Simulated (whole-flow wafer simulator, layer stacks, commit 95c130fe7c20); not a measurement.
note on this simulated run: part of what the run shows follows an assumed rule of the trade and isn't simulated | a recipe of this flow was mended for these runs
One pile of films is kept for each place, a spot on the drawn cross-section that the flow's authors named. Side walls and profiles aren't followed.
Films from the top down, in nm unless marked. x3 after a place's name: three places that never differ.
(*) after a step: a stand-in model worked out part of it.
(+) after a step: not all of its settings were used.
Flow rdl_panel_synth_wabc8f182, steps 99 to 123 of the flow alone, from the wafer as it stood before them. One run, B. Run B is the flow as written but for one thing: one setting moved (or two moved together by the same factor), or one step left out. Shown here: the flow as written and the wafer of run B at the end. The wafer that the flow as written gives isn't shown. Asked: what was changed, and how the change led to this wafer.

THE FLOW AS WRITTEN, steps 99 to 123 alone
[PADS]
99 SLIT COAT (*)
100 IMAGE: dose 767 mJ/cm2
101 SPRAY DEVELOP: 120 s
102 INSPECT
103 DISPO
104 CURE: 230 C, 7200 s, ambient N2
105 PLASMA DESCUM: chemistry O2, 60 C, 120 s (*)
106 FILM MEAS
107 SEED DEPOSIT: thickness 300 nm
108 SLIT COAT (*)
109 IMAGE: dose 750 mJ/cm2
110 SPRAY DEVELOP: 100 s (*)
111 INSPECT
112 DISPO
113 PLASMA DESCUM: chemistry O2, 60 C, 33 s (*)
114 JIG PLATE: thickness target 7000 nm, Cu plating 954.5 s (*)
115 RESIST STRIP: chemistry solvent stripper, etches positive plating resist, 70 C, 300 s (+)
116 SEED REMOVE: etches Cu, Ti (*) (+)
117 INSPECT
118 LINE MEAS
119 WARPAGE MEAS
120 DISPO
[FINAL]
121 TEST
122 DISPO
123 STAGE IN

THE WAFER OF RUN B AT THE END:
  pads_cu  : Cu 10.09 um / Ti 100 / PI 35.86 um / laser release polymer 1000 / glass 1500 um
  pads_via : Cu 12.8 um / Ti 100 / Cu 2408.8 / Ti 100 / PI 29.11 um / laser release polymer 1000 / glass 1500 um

The cause: step 114, JIG PLATE: Cu plating 1384 s was run, where the flow has Cu plating 954.5 s.

How the change led to this, step by step:
  114 JIG PLATE: thickness target 7000 nm, Cu plating 954.5 s (*)
      pads_cu, pads_land: Cu +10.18 um (as written it would be: Cu +7023.8)
      pads_via: Cu +12.89 um (as written it would be: Cu +8307.4)
